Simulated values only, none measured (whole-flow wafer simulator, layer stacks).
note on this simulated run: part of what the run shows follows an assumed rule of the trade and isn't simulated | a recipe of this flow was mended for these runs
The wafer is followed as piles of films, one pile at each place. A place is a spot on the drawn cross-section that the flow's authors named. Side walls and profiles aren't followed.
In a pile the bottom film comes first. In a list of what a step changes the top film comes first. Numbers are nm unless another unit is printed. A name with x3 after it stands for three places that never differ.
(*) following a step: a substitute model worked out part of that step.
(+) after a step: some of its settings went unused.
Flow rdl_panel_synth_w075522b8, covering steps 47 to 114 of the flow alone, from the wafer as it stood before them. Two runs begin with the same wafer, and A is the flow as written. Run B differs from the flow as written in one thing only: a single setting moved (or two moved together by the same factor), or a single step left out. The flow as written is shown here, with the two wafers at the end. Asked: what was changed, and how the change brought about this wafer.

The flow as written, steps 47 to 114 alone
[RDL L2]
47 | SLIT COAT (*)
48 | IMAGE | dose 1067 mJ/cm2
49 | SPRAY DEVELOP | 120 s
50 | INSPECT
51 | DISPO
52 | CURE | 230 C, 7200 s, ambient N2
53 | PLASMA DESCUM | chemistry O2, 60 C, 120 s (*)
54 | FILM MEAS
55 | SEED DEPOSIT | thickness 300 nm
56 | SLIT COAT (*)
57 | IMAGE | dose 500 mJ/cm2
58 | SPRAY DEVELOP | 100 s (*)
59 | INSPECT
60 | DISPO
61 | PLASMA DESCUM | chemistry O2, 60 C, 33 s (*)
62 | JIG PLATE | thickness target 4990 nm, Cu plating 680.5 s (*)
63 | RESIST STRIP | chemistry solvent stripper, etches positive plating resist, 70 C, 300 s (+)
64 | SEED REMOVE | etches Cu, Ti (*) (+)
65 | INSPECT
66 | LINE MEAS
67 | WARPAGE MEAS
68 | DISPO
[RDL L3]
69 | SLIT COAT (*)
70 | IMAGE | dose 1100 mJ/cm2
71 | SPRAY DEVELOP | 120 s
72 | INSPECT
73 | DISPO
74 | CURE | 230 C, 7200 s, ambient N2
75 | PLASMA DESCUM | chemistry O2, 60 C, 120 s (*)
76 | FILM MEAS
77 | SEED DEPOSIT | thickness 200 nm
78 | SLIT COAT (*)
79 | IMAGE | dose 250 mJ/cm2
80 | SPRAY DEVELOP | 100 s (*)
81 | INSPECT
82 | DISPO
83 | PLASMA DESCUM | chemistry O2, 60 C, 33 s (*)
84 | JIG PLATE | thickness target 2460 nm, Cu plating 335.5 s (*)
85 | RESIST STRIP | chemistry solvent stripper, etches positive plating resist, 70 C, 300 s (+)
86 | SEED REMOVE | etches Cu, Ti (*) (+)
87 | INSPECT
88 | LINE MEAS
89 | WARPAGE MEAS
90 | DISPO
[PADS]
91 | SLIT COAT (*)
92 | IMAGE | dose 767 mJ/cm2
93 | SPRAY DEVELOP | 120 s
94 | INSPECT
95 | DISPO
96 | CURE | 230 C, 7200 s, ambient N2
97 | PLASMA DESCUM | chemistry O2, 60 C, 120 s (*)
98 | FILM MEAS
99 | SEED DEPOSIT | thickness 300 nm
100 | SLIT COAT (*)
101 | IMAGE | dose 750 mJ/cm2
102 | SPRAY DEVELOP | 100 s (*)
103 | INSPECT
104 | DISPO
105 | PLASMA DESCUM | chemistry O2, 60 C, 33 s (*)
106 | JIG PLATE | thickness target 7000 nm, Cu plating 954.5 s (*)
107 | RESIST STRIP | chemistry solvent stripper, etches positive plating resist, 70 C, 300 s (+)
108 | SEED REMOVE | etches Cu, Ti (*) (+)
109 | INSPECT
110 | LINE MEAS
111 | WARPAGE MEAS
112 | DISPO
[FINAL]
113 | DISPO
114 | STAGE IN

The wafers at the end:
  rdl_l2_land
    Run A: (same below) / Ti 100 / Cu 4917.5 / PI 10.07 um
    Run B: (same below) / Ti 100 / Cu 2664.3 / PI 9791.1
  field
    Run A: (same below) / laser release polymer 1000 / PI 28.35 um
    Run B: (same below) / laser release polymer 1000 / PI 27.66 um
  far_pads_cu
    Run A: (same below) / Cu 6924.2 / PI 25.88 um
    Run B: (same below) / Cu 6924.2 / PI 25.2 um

Cause: step 62, JIG PLATE: Cu plating 374.3 s was run, whereas the flow has Cu plating 680.5 s.

How this came from the change, step by step:
  62 | JIG PLATE | thickness target 4990 nm, Cu plating 680.5 s (*)
      rdl_l2_cu, rdl_l2_land, rdl_l2_via, rdl_l2_rim, rdl_l3_land, rdl_l3_via: A +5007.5 Cu | B +2754.3 Cu
  69 | SLIT COAT (*)
      rdl_l2_space: A +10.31 um PI | B +8531.5 PI
      rdl_l2_via: A +11.04 um PI (new film) | B +9876.5 PI (new film)
      (as well as at 16 more places)
  78 | SLIT COAT (*)
      rdl_l2_cu: A +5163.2 ILINE-POS-THICK-GRADE-A (new film) | B +5015.6 ILINE-POS-THICK-GRADE-A (new film)
      rdl_l2_space: A +5535.4 ILINE-POS-THICK-GRADE-A (new film) | B +5224.4 ILINE-POS-THICK-GRADE-A (new film)
      (as well as at 7 more places)
  80 | SPRAY DEVELOP | 100 s (*)
      rdl_l3_cu: A -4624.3 ILINE-POS-THICK-GRADE-A (all of it) | B -4459.4 ILINE-POS-THICK-GRADE-A (all of it)
      rdl_l3_land: A -2880.1 ILINE-POS-THICK-GRADE-A (all of it) | B -3033.3 ILINE-POS-THICK-GRADE-A (all of it)
      (as well as at 1 more place)
  85 | RESIST STRIP | chemistry solvent stripper, etches positive plating resist, 70 C, 300 s (+)
      rdl_l2_cu: A -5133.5 ILINE-POS-THICK-GRADE-A (all of it) | B -4985.9 ILINE-POS-THICK-GRADE-A (all of it)
      rdl_l2_space: A -5505.7 ILINE-POS-THICK-GRADE-A (all of it) | B -5194.7 ILINE-POS-THICK-GRADE-A (all of it)
      (as well as at 4 more places)
  91 | SLIT COAT (*)
      rdl_l2_space: A +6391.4 PI | B +6106.4 PI
      rdl_l1_rim: A +5990.4 PI | B +5683 PI
      (as well as at 6 more places)
  100 | SLIT COAT (*)
      far_pads_cu: A +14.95 um ILINE-POS-THICK-GRADE-A (new film) | B +14.94 um ILINE-POS-THICK-GRADE-A (new film)
      rdl_l1_space: A +15.28 um ILINE-POS-THICK-GRADE-A (new film) | B +15.29 um ILINE-POS-THICK-GRADE-A (new film)
      (as well as at 11 more places)
  107 | RESIST STRIP | chemistry solvent stripper, etches positive plating resist, 70 C, 300 s (+)
      rdl_l1_space: A -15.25 um ILINE-POS-THICK-GRADE-A (all of it) | B -15.26 um ILINE-POS-THICK-GRADE-A (all of it)
      rdl_l1_land: A -14.64 um ILINE-POS-THICK-GRADE-A (all of it) | B -14.63 um ILINE-POS-THICK-GRADE-A (all of it)
      (as well as at 11 more places)
